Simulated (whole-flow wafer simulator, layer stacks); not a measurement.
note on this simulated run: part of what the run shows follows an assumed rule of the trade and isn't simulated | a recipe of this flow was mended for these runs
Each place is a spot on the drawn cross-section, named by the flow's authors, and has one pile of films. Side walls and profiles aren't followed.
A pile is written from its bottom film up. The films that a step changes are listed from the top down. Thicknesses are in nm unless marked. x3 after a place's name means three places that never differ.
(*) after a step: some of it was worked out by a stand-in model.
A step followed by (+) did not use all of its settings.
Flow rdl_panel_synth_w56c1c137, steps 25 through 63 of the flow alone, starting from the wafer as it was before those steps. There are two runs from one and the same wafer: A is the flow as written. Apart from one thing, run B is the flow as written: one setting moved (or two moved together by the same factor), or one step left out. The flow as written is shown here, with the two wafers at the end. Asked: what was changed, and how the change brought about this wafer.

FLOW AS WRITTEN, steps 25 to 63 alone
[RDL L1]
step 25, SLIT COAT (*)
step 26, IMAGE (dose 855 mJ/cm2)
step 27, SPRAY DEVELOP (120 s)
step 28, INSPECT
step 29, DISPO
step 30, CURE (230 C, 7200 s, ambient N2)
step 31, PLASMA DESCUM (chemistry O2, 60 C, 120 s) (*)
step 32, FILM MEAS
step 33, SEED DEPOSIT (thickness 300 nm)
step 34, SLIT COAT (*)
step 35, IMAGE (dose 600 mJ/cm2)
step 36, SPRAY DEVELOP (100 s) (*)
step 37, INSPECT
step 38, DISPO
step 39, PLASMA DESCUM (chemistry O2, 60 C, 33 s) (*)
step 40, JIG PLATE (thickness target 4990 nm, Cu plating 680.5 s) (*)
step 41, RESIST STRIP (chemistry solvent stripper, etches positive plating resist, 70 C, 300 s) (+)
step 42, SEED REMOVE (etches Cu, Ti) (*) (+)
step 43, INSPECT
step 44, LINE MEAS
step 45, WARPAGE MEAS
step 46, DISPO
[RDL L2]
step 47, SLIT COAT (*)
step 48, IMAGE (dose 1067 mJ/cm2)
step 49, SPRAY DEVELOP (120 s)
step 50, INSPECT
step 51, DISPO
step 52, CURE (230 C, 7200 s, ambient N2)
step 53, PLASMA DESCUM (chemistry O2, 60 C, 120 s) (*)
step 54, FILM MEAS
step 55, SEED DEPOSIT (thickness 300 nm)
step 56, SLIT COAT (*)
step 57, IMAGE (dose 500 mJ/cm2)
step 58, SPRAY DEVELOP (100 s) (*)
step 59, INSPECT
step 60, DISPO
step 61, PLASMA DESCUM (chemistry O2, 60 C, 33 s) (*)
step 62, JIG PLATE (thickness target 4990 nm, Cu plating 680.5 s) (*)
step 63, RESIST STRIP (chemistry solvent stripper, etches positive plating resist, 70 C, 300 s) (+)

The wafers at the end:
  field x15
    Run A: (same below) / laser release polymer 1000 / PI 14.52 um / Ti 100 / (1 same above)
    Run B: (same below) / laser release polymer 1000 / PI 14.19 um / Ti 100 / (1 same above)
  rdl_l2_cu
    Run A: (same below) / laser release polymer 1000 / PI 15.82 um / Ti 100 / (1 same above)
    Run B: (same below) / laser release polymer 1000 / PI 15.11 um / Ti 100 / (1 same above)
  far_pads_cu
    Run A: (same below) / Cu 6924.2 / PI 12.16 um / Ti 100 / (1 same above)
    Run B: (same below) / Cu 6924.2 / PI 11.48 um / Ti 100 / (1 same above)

The reason: step 40, JIG PLATE: Cu plating 484.5 s was run, whereas the flow has Cu plating 680.5 s.

Step by step, how the change led to this:
  step 40, JIG PLATE (thickness target 4990 nm, Cu plating 680.5 s) (*)
      rdl_l1_cu, rdl_l1_land, rdl_l1_via, rdl_l1_rim, rdl_l2_land, rdl_l2_via: A +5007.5 Cu | B +3565.3 Cu
  step 47, SLIT COAT (*)
      field x15, rdl_l2_rim x3: A +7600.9 PI | B +7276.8 PI
      rdl_l2_cu, rdl_l2_space: A +8899.9 PI | B +8193 PI
      (as well as at 5 more places)
  step 56, SLIT COAT (*)
      rdl_l1_cu: A +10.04 um ILINE-POS-THICK-GRADE-A (new film) | B +10.16 um ILINE-POS-THICK-GRADE-A (new film)
      rdl_l1_space: A +11.02 um ILINE-POS-THICK-GRADE-A (new film) | B +10.89 um ILINE-POS-THICK-GRADE-A (new film)
      (as well as at 4 more places)
  step 58, SPRAY DEVELOP (100 s) (*)
      rdl_l2_land: A -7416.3 ILINE-POS-THICK-GRADE-A (all of it) | B -7627.9 ILINE-POS-THICK-GRADE-A (all of it)
      rdl_l2_via: A -12.83 um ILINE-POS-THICK-GRADE-A (all of it) | B -13.07 um ILINE-POS-THICK-GRADE-A (all of it)
  step 63, RESIST STRIP (chemistry solvent stripper, etches positive plating resist, 70 C, 300 s) (+)
      rdl_l1_cu: A -10.01 um ILINE-POS-THICK-GRADE-A (all of it) | B -10.13 um ILINE-POS-THICK-GRADE-A (all of it)
      rdl_l1_space: A -10.99 um ILINE-POS-THICK-GRADE-A (all of it) | B -10.86 um ILINE-POS-THICK-GRADE-A (all of it)
      (as well as at 2 more places)
